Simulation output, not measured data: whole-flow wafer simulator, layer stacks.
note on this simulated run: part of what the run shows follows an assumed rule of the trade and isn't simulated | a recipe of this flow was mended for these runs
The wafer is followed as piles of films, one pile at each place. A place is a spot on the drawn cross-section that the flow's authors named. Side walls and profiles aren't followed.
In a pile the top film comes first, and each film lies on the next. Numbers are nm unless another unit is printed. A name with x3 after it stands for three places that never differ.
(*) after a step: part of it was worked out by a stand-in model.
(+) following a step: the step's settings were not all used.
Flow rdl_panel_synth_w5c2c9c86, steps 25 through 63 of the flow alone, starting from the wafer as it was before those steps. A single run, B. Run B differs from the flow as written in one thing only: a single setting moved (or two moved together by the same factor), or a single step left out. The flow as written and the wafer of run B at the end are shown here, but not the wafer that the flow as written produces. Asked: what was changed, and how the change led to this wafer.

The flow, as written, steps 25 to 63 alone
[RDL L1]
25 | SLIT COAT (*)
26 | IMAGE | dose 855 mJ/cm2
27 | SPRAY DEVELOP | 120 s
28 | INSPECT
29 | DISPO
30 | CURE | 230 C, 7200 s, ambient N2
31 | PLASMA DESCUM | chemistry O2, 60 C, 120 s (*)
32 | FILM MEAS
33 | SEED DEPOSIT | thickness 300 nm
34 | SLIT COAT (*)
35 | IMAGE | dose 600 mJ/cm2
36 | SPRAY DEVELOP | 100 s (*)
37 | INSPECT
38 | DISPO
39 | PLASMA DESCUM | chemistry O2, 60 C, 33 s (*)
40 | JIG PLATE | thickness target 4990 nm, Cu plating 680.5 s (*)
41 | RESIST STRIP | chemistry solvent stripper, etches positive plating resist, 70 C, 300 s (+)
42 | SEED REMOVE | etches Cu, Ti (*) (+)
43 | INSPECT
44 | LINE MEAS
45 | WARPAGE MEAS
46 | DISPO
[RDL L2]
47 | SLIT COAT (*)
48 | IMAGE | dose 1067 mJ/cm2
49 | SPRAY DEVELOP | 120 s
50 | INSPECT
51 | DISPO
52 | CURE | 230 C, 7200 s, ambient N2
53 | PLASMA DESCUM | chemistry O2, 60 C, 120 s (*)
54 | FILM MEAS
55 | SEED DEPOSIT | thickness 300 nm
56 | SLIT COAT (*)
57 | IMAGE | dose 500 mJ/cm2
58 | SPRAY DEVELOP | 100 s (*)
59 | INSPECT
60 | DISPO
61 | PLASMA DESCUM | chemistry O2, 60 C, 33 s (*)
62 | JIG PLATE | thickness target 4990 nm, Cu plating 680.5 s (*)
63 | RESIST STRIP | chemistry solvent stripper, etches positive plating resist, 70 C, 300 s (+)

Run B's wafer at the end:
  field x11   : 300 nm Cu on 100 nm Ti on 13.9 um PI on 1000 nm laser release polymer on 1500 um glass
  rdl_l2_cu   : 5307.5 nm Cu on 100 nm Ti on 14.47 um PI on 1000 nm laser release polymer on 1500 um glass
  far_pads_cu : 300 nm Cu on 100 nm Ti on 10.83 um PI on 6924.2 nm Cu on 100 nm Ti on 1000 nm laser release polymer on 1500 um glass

Cause: step 40, JIG PLATE: Cu plating 302.8 s was run, though the flow has Cu plating 680.5 s.

Step by step, how the change led to this:
  40 | JIG PLATE | thickness target 4990 nm, Cu plating 680.5 s (*)
      rdl_l1_cu, rdl_l1_land, rdl_l1_via, rdl_l1_rim, rdl_l2_land, rdl_l2_via: Cu gains 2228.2 (as written it would have been: Cu gains 5007.5)
  47 | SLIT COAT (*)
      field x11, rdl_l2_rim x3: PI gains 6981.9 (as written it would have been: PI gains 7600.9)
      rdl_l2_cu, rdl_l2_space: PI gains 7550.1 (as written it would have been: PI gains 8899.9)
      (as well as at 5 more places)
  56 | SLIT COAT (*)
      rdl_l1_via: ILINE-POS-THICK-GRADE-A gains 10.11 um (new film) (as written it would have been: ILINE-POS-THICK-GRADE-A gains 9582.7 (new film))
      rdl_l2_cu, rdl_l2_space: ILINE-POS-THICK-GRADE-A gains 9516.7 (new film) (as written it would have been: ILINE-POS-THICK-GRADE-A gains 9884.2 (new film))
      (as well as at 7 more places)
  58 | SPRAY DEVELOP | 100 s (*)
      rdl_l2_cu: ILINE-POS-THICK-GRADE-A loses 9516.7 (all of it) (as written it would have been: ILINE-POS-THICK-GRADE-A loses 9884.2 (all of it))
      rdl_l2_land: ILINE-POS-THICK-GRADE-A loses 7834.2 (all of it) (as written it would have been: ILINE-POS-THICK-GRADE-A loses 7416.3 (all of it))
      (as well as at 1 more place)
  63 | RESIST STRIP | chemistry solvent stripper, etches positive plating resist, 70 C, 300 s (+)
      rdl_l1_via: ILINE-POS-THICK-GRADE-A loses 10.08 um (all of it) (as written it would have been: ILINE-POS-THICK-GRADE-A loses 9553 (all of it))
      far_pads_cu: ILINE-POS-THICK-GRADE-A loses 9537.3 (all of it) (as written it would have been: ILINE-POS-THICK-GRADE-A loses 9903.4 (all of it))
      (as well as at 5 more places)
